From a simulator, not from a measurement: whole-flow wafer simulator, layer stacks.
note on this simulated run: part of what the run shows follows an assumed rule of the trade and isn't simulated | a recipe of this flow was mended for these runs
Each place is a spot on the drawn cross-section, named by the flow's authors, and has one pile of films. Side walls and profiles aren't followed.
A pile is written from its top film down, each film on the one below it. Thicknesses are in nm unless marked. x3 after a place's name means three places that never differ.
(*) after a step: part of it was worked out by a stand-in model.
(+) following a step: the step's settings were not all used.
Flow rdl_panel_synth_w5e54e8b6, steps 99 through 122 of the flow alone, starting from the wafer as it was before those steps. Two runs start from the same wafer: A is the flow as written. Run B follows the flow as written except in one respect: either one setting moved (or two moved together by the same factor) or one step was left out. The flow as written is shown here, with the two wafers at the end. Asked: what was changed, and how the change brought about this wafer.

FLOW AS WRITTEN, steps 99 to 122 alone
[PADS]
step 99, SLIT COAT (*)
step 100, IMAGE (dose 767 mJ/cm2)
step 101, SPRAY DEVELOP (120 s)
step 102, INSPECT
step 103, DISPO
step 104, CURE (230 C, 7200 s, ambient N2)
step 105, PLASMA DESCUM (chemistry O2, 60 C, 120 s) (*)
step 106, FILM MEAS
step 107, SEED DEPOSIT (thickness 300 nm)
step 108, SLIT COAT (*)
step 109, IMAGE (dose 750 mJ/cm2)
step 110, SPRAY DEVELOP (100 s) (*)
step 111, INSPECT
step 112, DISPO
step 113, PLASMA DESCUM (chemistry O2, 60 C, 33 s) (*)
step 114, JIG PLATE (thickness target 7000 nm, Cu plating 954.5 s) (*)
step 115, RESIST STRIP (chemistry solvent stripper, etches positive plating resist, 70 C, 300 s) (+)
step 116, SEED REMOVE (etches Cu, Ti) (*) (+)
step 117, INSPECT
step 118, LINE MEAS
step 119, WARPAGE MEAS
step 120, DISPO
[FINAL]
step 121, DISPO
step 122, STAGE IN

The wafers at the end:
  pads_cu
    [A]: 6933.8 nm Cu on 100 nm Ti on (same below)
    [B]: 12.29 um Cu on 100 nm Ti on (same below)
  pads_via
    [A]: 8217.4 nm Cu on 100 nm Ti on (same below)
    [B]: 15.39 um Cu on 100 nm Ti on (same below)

The reason: step 114, JIG PLATE: Cu plating 1682 s was run, though the flow has Cu plating 954.5 s.

Step by step, how the change led to this:
  step 114, JIG PLATE (thickness target 7000 nm, Cu plating 954.5 s) (*)
      pads_cu, pads_land: A +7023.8 Cu | B +12.38 um Cu
      pads_via: A +8307.4 Cu | B +15.48 um Cu
